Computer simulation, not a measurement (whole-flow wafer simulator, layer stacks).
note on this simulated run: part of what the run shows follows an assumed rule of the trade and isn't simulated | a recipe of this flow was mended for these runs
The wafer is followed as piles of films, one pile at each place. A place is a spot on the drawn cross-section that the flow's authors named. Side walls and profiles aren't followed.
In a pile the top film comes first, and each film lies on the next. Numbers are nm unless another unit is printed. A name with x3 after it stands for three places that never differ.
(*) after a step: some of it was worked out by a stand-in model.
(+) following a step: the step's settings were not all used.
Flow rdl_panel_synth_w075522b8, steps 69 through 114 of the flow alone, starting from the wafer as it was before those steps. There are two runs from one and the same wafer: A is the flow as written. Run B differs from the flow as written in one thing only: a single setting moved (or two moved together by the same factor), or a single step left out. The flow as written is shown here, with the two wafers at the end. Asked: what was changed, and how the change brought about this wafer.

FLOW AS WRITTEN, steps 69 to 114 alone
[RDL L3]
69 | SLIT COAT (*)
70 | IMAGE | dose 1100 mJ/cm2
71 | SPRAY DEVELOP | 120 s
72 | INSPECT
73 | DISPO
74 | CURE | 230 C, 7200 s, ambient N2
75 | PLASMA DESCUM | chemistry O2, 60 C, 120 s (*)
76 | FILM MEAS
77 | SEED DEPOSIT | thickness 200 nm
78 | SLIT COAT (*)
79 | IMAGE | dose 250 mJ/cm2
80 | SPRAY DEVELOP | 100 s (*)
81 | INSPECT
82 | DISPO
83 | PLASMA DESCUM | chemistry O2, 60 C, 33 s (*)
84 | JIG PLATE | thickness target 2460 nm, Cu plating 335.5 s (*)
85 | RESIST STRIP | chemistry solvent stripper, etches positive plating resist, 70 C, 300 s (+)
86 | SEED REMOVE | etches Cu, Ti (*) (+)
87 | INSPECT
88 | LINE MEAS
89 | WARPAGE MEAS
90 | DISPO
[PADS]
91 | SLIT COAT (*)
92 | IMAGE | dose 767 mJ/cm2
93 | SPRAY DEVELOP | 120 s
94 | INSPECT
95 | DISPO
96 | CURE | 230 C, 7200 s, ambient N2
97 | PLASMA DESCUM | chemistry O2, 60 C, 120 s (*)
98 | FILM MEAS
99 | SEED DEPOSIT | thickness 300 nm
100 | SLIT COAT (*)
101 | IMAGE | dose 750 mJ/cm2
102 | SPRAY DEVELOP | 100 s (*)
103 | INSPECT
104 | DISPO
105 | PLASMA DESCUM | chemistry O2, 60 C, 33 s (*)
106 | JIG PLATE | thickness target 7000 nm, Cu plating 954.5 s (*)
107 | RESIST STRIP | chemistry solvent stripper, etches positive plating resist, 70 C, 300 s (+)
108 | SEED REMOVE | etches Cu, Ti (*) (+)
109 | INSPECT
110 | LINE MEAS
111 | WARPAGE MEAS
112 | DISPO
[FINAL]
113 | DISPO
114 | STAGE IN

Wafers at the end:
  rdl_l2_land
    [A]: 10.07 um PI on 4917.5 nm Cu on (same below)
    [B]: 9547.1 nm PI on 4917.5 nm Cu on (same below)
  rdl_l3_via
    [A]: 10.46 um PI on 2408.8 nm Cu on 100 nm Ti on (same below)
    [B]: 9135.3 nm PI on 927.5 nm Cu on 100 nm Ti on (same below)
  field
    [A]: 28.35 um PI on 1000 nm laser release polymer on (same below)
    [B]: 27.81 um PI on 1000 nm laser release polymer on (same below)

What caused this: step 84, JIG PLATE: Cu plating 134.2 s was run, whereas the flow has Cu plating 335.5 s.

How this came from the change, step by step:
  84 | JIG PLATE | thickness target 2460 nm, Cu plating 335.5 s (*)
      rdl_l3_cu, rdl_l3_land, rdl_l3_via, pads_land, pads_via: A +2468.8 Cu | B +987.5 Cu
  91 | SLIT COAT (*)
      rdl_l3_via: A +10.46 um PI (new film) | B +9135.3 PI (new film)
      field: A +5893.8 PI | B +5354.3 PI
      (as well as at 16 more places)
  100 | SLIT COAT (*)
      far_pads_cu: A +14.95 um ILINE-POS-THICK-GRADE-A (new film) | B +14.94 um ILINE-POS-THICK-GRADE-A (new film)
      rdl_l1_space: A +15.28 um ILINE-POS-THICK-GRADE-A (new film) | B +15.29 um ILINE-POS-THICK-GRADE-A (new film)
      (as well as at 13 more places)
  102 | SPRAY DEVELOP | 100 s (*)
      pads_cu: A -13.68 um ILINE-POS-THICK-GRADE-A (all of it) | B -13.6 um ILINE-POS-THICK-GRADE-A (all of it)
      pads_land: A -13.11 um ILINE-POS-THICK-GRADE-A (all of it) | B -13.24 um ILINE-POS-THICK-GRADE-A (all of it)
      (as well as at 1 more place)
  106 | JIG PLATE | thickness target 7000 nm, Cu plating 954.5 s (*)
      pads_via: A +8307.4 Cu | B +8505 Cu
  107 | RESIST STRIP | chemistry solvent stripper, etches positive plating resist, 70 C, 300 s (+)
      rdl_l1_space: A -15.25 um ILINE-POS-THICK-GRADE-A (all of it) | B -15.26 um ILINE-POS-THICK-GRADE-A (all of it)
      rdl_l1_land: A -14.64 um ILINE-POS-THICK-GRADE-A (all of it) | B -14.63 um ILINE-POS-THICK-GRADE-A (all of it)
      (as well as at 10 more places)
